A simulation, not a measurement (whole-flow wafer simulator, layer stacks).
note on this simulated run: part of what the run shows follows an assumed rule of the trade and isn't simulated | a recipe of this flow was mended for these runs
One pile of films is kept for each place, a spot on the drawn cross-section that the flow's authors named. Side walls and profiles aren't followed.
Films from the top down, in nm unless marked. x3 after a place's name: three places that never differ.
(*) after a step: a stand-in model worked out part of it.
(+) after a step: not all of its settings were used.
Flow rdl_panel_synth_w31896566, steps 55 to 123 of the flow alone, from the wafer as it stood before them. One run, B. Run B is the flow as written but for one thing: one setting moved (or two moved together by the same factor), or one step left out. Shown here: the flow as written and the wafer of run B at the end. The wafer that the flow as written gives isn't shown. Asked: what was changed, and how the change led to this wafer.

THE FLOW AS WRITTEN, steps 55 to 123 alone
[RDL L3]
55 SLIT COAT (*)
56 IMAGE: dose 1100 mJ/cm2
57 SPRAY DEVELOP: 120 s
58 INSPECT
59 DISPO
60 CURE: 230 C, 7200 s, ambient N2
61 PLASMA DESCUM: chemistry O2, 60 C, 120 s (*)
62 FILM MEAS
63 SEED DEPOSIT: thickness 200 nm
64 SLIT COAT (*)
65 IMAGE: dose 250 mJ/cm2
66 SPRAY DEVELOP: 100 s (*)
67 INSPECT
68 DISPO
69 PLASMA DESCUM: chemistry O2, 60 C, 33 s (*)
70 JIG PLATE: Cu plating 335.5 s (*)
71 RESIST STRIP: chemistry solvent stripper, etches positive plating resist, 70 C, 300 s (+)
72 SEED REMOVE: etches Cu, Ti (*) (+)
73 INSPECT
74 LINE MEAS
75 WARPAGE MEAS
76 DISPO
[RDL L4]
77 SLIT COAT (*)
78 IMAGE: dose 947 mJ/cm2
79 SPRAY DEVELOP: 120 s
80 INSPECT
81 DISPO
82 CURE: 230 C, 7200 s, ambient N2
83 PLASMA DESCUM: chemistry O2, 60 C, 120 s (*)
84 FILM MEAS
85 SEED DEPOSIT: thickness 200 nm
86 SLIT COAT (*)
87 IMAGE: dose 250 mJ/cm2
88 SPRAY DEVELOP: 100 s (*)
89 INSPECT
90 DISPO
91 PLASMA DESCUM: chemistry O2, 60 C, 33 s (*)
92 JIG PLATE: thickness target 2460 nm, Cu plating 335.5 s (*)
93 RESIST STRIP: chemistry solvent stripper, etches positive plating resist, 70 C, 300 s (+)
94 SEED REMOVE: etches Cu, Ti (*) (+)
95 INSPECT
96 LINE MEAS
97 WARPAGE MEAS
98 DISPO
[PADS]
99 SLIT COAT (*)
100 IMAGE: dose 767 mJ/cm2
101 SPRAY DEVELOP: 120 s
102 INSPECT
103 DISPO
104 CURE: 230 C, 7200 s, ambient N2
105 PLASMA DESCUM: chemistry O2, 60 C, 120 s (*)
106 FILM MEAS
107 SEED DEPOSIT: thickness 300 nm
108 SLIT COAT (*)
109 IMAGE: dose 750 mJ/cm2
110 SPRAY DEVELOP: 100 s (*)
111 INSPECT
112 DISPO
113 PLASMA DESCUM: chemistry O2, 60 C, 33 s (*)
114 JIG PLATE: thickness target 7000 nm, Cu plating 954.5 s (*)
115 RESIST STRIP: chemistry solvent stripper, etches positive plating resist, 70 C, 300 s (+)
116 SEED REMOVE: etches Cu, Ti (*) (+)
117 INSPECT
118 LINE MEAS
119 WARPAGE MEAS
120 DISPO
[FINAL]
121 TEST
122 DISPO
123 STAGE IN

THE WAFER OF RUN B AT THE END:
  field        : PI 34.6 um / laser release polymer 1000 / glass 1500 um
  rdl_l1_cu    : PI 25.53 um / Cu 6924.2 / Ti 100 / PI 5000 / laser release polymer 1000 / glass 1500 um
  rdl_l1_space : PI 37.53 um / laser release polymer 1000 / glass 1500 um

The cause: step 70, JIG PLATE: Cu plating 255 s was run, where the flow has Cu plating 335.5 s.

How the change led to this, step by step:
  70 JIG PLATE: Cu plating 335.5 s (*)
      rdl_l3_cu, rdl_l3_land, rdl_l3_via, rdl_l4_land, rdl_l4_via: Cu +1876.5 (as written it would be: Cu +2468.8)
  77 SLIT COAT (*)
      field, pads_cu, pads_space, pads_land, pads_via: PI +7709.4 (as written it would be: PI +8112.6)
      rdl_l1_cu: PI +7578.1 (as written it would be: PI +7979.2)
      (and at 13 more places)
  86 SLIT COAT (*)
      rdl_l3_land: ILINE-POS-THICK-GRADE-A +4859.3 (new film) (as written it would be: ILINE-POS-THICK-GRADE-A +4693.2 (new film))
      rdl_l3_via: ILINE-POS-THICK-GRADE-A +4850 (new film) (as written it would be: ILINE-POS-THICK-GRADE-A +4627.8 (new film))
  93 RESIST STRIP: chemistry solvent stripper, etches positive plating resist, 70 C, 300 s (+)
      rdl_l3_land: ILINE-POS-THICK-GRADE-A -4829.6 (all of it) (as written it would be: ILINE-POS-THICK-GRADE-A -4663.5 (all of it))
      rdl_l3_via: ILINE-POS-THICK-GRADE-A -4820.3 (all of it) (as written it would be: ILINE-POS-THICK-GRADE-A -4598.1 (all of it))
  99 SLIT COAT (*)
      rdl_l3_land: PI +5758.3 (as written it would be: PI +5597.9)
      rdl_l3_via: PI +5750.6 (as written it would be: PI +5534.5)
      (and at 1 more place)
  108 SLIT COAT (*)
      rdl_l4_cu, rdl_l4_space: ILINE-POS-THICK-GRADE-A +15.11 um (new film) (as written it would be: ILINE-POS-THICK-GRADE-A +15.12 um (new film))
      rdl_l3_cu: ILINE-POS-THICK-GRADE-A +15.02 um (new film) (as written it would be: ILINE-POS-THICK-GRADE-A +15.04 um (new film))
      (and at 6 more places)
  115 RESIST STRIP: chemistry solvent stripper, etches positive plating resist, 70 C, 300 s (+)
      rdl_l4_cu, rdl_l4_space: ILINE-POS-THICK-GRADE-A -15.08 um (all of it) (as written it would be: ILINE-POS-THICK-GRADE-A -15.09 um (all of it))
      rdl_l3_cu: ILINE-POS-THICK-GRADE-A -14.99 um (all of it) (as written it would be: ILINE-POS-THICK-GRADE-A -15.01 um (all of it))
      (and at 6 more places)
